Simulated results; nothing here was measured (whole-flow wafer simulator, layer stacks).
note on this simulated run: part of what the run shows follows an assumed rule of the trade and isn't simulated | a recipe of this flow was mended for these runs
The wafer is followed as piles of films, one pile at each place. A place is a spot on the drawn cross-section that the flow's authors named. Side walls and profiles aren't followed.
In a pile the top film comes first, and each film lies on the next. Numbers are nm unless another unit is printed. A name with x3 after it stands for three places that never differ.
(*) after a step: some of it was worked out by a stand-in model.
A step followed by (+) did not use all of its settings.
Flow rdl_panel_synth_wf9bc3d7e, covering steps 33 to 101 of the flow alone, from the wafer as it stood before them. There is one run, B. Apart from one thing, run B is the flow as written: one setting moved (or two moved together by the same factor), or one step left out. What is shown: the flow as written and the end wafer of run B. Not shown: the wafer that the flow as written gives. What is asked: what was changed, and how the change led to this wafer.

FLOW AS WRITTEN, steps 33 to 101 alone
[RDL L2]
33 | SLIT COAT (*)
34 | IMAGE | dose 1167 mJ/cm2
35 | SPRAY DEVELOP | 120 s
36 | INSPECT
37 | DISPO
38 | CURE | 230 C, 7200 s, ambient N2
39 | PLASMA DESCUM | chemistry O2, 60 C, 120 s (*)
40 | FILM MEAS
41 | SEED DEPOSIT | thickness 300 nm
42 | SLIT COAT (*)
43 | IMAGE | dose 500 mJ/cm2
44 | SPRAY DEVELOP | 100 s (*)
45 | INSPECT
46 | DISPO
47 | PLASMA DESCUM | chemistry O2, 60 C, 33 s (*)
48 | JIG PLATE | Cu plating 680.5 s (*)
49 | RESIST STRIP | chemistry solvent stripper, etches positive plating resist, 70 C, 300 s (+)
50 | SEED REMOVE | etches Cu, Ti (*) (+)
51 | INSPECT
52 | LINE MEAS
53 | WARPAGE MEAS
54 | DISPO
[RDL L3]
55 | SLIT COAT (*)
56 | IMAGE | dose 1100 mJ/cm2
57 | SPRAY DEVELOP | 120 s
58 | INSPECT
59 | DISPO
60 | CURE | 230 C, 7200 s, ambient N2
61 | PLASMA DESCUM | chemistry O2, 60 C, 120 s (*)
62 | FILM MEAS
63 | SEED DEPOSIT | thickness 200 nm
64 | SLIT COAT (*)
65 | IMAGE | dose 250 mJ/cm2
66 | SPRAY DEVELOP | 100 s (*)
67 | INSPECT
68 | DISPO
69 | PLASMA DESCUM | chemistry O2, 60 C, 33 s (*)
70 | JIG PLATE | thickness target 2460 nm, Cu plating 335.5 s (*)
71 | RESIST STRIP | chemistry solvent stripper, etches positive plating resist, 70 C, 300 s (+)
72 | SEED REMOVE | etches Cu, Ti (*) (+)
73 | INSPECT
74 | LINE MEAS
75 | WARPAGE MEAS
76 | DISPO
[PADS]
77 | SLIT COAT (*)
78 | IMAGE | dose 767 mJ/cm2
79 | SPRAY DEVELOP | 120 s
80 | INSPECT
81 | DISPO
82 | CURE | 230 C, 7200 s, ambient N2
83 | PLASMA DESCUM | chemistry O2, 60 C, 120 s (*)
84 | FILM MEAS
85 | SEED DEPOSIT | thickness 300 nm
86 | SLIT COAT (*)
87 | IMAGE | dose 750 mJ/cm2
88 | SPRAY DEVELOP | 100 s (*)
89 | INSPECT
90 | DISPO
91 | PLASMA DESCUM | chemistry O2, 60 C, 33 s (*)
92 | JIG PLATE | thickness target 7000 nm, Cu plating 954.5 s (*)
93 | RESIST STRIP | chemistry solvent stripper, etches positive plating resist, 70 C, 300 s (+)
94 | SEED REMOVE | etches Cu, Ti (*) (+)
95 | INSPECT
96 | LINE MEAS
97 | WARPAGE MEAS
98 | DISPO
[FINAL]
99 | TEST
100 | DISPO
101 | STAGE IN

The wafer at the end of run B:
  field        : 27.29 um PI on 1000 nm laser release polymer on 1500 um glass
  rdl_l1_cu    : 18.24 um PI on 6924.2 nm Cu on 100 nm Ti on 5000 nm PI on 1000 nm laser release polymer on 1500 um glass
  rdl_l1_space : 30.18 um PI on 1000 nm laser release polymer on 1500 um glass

What caused this: step 48, JIG PLATE: Cu plating 843.8 s was run, while the flow as written has Cu plating 680.5 s.

How this came from the change, step by step:
  48 | JIG PLATE | Cu plating 680.5 s (*)
      rdl_l2_cu, rdl_l2_land, rdl_l2_via, rdl_l2_rim, rdl_l3_land, rdl_l3_via: +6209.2 Cu (it would be, as written: +5007.5 Cu)
  55 | SLIT COAT (*)
      rdl_l3_cu, rdl_l3_space: +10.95 um PI (it would be, as written: +9998.1 PI)
      rdl_l1_rim: +10.08 um PI (it would be, as written: +9173.5 PI)
      (and at 12 other places as well)
  64 | SLIT COAT (*)
      rdl_l2_via: +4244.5 ILINE-POS-THICK-GRADE-A (new film) (it would be, as written: +4385.9 ILINE-POS-THICK-GRADE-A (new film))
      rdl_l3_land: +2817.5 ILINE-POS-THICK-GRADE-A (new film) (it would be, as written: +2880.1 ILINE-POS-THICK-GRADE-A (new film))
  66 | SPRAY DEVELOP | 100 s (*)
      rdl_l3_land: -2817.5 ILINE-POS-THICK-GRADE-A (all of it) (it would be, as written: -2880.1 ILINE-POS-THICK-GRADE-A (all of it))
  71 | RESIST STRIP | chemistry solvent stripper, etches positive plating resist, 70 C, 300 s (+)
      rdl_l2_via: -4214.8 ILINE-POS-THICK-GRADE-A (all of it) (it would be, as written: -4356.2 ILINE-POS-THICK-GRADE-A (all of it))
  77 | SLIT COAT (*)
      rdl_l2_via: +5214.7 PI (it would be, as written: +5347.6 PI)
      rdl_l3_via: +10.36 um PI (new film) (it would be, as written: +10.46 um PI (new film))
  86 | SLIT COAT (*)
      rdl_l1_cu: +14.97 um ILINE-POS-THICK-GRADE-A (new film) (it would be, as written: +14.96 um ILINE-POS-THICK-GRADE-A (new film))
      rdl_l1_space: +15.04 um ILINE-POS-THICK-GRADE-A (new film) (it would be, as written: +15.05 um ILINE-POS-THICK-GRADE-A (new film))
      (and at 9 other places as well)
  93 | RESIST STRIP | chemistry solvent stripper, etches positive plating resist, 70 C, 300 s (+)
      rdl_l1_cu: -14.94 um ILINE-POS-THICK-GRADE-A (all of it) (it would be, as written: -14.93 um ILINE-POS-THICK-GRADE-A (all of it))
      rdl_l1_space: -15.01 um ILINE-POS-THICK-GRADE-A (all of it) (it would be, as written: -15.02 um ILINE-POS-THICK-GRADE-A (all of it))
      (and at 9 other places as well)
